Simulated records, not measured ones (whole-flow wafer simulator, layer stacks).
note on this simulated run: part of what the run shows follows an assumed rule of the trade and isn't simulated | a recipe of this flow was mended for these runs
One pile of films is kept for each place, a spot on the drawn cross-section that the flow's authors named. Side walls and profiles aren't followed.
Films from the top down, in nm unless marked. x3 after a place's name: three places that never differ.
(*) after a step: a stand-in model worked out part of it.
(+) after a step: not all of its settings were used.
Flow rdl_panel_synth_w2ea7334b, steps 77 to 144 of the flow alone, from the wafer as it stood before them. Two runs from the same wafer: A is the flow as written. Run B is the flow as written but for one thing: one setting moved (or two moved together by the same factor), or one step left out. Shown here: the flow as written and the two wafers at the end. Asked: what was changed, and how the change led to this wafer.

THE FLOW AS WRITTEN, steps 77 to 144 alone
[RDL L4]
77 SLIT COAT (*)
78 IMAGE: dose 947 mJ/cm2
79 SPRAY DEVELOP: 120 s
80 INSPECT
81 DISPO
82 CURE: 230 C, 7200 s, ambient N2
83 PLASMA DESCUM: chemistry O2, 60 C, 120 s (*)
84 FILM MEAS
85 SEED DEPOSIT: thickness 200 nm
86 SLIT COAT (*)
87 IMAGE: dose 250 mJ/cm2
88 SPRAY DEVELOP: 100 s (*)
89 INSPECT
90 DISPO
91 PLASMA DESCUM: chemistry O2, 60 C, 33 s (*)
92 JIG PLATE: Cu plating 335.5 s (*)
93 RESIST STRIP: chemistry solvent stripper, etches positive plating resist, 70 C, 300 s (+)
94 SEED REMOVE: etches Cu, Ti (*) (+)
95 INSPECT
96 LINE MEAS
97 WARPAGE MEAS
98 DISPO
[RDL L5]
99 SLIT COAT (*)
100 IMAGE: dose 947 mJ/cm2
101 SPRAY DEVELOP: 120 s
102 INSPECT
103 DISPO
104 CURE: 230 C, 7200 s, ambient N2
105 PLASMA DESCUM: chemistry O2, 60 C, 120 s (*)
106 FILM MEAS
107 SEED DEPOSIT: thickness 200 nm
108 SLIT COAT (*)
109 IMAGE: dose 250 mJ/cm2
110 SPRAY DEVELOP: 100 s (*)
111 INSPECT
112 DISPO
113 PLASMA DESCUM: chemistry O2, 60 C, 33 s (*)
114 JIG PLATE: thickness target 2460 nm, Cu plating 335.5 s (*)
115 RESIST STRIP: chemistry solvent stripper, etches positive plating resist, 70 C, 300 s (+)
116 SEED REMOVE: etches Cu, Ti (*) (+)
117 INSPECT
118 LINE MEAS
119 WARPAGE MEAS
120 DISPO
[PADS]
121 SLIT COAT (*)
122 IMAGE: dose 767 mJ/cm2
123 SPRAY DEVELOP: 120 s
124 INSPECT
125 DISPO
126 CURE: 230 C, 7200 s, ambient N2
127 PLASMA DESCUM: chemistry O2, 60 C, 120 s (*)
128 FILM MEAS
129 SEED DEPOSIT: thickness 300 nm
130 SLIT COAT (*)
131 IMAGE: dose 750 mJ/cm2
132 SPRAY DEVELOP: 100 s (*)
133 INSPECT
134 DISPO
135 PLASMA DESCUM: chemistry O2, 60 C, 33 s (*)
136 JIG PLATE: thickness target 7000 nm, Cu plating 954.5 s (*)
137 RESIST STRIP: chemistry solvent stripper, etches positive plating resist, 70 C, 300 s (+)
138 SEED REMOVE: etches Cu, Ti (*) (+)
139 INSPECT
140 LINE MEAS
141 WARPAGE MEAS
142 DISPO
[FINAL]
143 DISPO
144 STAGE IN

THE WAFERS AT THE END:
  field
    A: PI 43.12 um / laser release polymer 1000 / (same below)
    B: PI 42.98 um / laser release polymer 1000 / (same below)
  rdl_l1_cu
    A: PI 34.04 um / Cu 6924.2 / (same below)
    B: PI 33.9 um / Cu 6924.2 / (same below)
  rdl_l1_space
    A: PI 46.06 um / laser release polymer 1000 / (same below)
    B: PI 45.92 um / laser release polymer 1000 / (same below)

The cause: step 92, JIG PLATE: Cu plating 308.7 s was run, where the flow has Cu plating 335.5 s.

How the change led to this, step by step:
  92 JIG PLATE: Cu plating 335.5 s (*)
      rdl_l4_cu, rdl_l4_land, rdl_l4_via, rdl_l5_land, rdl_l5_via: A Cu +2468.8 | B Cu +2271.6
  99 SLIT COAT (*)
      rdl_l4_space: A PI +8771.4 | B PI +8556.3
      rdl_l4_via: A PI +12.41 um (new film) | B PI +12.27 um (new film)
  121 SLIT COAT (*)
      rdl_l5_via: A PI +10.89 um (new film) | B PI +10.91 um (new film)
  130 SLIT COAT (*)
      rdl_l2_cu, rdl_l2_space: A ILINE-POS-THICK-GRADE-A +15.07 um (new film) | B ILINE-POS-THICK-GRADE-A +15.08 um (new film)
      rdl_l4_land: A ILINE-POS-THICK-GRADE-A +14.95 um (new film) | B ILINE-POS-THICK-GRADE-A +14.97 um (new film)
      (and at 2 more places)
  137 RESIST STRIP: chemistry solvent stripper, etches positive plating resist, 70 C, 300 s (+)
      rdl_l4_land: A ILINE-POS-THICK-GRADE-A -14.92 um (all of it) | B ILINE-POS-THICK-GRADE-A -14.94 um (all of it)
      rdl_l4_via: A ILINE-POS-THICK-GRADE-A -14.89 um (all of it) | B ILINE-POS-THICK-GRADE-A -14.93 um (all of it)
      (and at 1 more place)
